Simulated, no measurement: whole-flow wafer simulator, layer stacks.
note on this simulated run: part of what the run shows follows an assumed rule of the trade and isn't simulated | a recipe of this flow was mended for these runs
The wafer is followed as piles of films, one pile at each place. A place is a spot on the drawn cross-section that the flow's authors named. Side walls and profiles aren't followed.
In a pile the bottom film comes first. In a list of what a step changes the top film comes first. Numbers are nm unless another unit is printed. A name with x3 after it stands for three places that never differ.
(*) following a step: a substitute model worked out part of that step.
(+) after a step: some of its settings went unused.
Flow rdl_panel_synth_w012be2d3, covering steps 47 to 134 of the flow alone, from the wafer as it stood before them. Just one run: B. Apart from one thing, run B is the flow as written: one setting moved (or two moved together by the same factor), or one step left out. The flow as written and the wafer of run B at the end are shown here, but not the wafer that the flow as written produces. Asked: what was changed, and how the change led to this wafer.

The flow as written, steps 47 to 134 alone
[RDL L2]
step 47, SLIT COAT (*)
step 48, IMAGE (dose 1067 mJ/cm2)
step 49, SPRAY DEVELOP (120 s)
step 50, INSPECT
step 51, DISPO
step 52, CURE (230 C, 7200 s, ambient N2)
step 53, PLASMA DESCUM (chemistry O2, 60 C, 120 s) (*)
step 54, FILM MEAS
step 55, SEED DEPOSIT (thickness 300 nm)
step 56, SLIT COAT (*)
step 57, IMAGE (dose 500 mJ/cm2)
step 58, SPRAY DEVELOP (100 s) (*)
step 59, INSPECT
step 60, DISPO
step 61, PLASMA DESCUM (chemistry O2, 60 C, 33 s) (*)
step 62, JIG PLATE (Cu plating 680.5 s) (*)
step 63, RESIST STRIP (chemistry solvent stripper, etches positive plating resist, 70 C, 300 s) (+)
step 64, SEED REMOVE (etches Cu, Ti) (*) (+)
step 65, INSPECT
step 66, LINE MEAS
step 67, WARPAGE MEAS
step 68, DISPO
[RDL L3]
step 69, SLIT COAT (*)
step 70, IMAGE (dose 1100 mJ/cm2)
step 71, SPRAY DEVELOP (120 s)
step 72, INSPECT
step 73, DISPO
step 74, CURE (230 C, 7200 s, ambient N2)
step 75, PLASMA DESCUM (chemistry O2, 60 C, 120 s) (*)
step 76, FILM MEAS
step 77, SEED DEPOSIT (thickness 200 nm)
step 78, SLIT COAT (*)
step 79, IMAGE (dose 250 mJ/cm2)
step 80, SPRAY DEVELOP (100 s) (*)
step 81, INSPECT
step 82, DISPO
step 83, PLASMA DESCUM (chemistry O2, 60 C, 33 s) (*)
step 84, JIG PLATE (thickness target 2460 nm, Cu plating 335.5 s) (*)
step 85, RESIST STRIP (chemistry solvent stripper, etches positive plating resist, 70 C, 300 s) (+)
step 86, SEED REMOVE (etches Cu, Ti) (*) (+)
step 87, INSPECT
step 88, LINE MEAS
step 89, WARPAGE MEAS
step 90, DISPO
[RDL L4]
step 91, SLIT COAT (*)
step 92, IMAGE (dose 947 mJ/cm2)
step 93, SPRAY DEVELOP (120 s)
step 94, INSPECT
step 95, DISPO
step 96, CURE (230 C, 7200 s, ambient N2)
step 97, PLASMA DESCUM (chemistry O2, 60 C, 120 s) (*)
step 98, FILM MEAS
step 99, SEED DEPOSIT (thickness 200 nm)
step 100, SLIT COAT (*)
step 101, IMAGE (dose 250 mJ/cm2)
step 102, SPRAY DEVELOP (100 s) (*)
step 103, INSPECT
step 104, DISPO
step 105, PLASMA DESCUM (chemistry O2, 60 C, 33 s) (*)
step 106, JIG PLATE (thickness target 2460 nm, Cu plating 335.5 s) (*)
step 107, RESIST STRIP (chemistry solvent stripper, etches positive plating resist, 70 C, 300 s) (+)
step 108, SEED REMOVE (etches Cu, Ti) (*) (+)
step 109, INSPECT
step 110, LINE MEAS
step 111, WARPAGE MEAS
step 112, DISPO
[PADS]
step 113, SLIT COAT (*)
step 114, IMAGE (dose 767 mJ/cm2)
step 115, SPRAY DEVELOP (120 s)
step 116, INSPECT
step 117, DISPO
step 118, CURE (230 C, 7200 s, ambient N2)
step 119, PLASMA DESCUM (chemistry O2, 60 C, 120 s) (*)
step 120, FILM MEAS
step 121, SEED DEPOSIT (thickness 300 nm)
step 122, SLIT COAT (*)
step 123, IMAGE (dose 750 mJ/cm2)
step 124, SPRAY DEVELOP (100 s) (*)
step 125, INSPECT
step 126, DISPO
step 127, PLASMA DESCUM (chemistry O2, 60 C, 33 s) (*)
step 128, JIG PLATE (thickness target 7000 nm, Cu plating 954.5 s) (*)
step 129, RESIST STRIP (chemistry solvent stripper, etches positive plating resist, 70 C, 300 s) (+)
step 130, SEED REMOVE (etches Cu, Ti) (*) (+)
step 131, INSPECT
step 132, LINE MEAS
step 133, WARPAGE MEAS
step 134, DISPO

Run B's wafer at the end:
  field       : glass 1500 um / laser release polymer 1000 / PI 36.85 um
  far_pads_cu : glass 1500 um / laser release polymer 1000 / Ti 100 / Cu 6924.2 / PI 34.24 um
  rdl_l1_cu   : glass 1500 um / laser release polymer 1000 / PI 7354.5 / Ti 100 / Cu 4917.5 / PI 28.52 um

What caused this: step 62, JIG PLATE: Cu plating 843.8 s was run, though the flow has Cu plating 680.5 s.

Step by step, how the change led to this:
  step 62, JIG PLATE (Cu plating 680.5 s) (*)
      rdl_l2_cu, rdl_l2_land, rdl_l2_via, rdl_l2_rim, rdl_l3_land, rdl_l3_via: +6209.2 Cu (it would be, as written: +5007.5 Cu)
  step 69, SLIT COAT (*)
      rdl_l3_cu, rdl_l3_space: +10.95 um PI (it would be, as written: +9998.1 PI)
      rdl_l1_rim: +10.41 um PI (it would be, as written: +9339.9 PI)
      (also at 18 further places)
  step 78, SLIT COAT (*)
      rdl_l2_space: +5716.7 ILINE-POS-THICK-GRADE-A (new film) (it would be, as written: +5535.4 ILINE-POS-THICK-GRADE-A (new film))
      rdl_l1_rim: +5290.7 ILINE-POS-THICK-GRADE-A (new film) (it would be, as written: +5099.6 ILINE-POS-THICK-GRADE-A (new film))
      (also at 3 further places)
  step 80, SPRAY DEVELOP (100 s) (*)
      rdl_l3_land: -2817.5 ILINE-POS-THICK-GRADE-A (all of it) (it would be, as written: -2880.1 ILINE-POS-THICK-GRADE-A (all of it))
  step 85, RESIST STRIP (chemistry solvent stripper, etches positive plating resist, 70 C, 300 s) (+)
      rdl_l2_space: -5687 ILINE-POS-THICK-GRADE-A (all of it) (it would be, as written: -5505.7 ILINE-POS-THICK-GRADE-A (all of it))
      rdl_l1_rim: -5261 ILINE-POS-THICK-GRADE-A (all of it) (it would be, as written: -5069.9 ILINE-POS-THICK-GRADE-A (all of it))
      (also at 2 further places)
  step 91, SLIT COAT (*)
      far_pads_cu: +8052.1 PI (it would be, as written: +7829.7 PI)
      rdl_l1_cu: +8329.7 PI (it would be, as written: +8062.8 PI)
      (also at 8 further places)
  step 100, SLIT COAT (*)
      rdl_l1_cu: +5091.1 ILINE-POS-THICK-GRADE-A (new film) (it would be, as written: +5202.8 ILINE-POS-THICK-GRADE-A (new film))
      rdl_l1_space: +5092.3 ILINE-POS-THICK-GRADE-A (new film) (it would be, as written: +5250.1 ILINE-POS-THICK-GRADE-A (new film))
      (also at 1 further place)
  step 107, RESIST STRIP (chemistry solvent stripper, etches positive plating resist, 70 C, 300 s) (+)
      rdl_l1_cu: -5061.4 ILINE-POS-THICK-GRADE-A (all of it) (it would be, as written: -5173.1 ILINE-POS-THICK-GRADE-A (all of it))
      rdl_l1_space: -5062.6 ILINE-POS-THICK-GRADE-A (all of it) (it would be, as written: -5220.4 ILINE-POS-THICK-GRADE-A (all of it))
      (also at 1 further place)
  step 113, SLIT COAT (*)
      rdl_l1_cu: +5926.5 PI (it would be, as written: +6055.6 PI)
      rdl_l1_space: +5939.2 PI (it would be, as written: +6102.4 PI)
      (also at 1 further place)
  step 122, SLIT COAT (*)
      rdl_l2_cu, rdl_l2_space: +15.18 um ILINE-POS-THICK-GRADE-A (new film) (it would be, as written: +15.12 um ILINE-POS-THICK-GRADE-A (new film))
      rdl_l1_via: +14.81 um ILINE-POS-THICK-GRADE-A (new film) (it would be, as written: +14.8 um ILINE-POS-THICK-GRADE-A (new film))
      (also at 6 further places)
  step 129, RESIST STRIP (chemistry solvent stripper, etches positive plating resist, 70 C, 300 s) (+)
      rdl_l2_cu, rdl_l2_space: -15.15 um ILINE-POS-THICK-GRADE-A (all of it) (it would be, as written: -15.09 um ILINE-POS-THICK-GRADE-A (all of it))
      rdl_l1_via: -14.78 um ILINE-POS-THICK-GRADE-A (all of it) (it would be, as written: -14.77 um ILINE-POS-THICK-GRADE-A (all of it))
      (also at 6 further places)
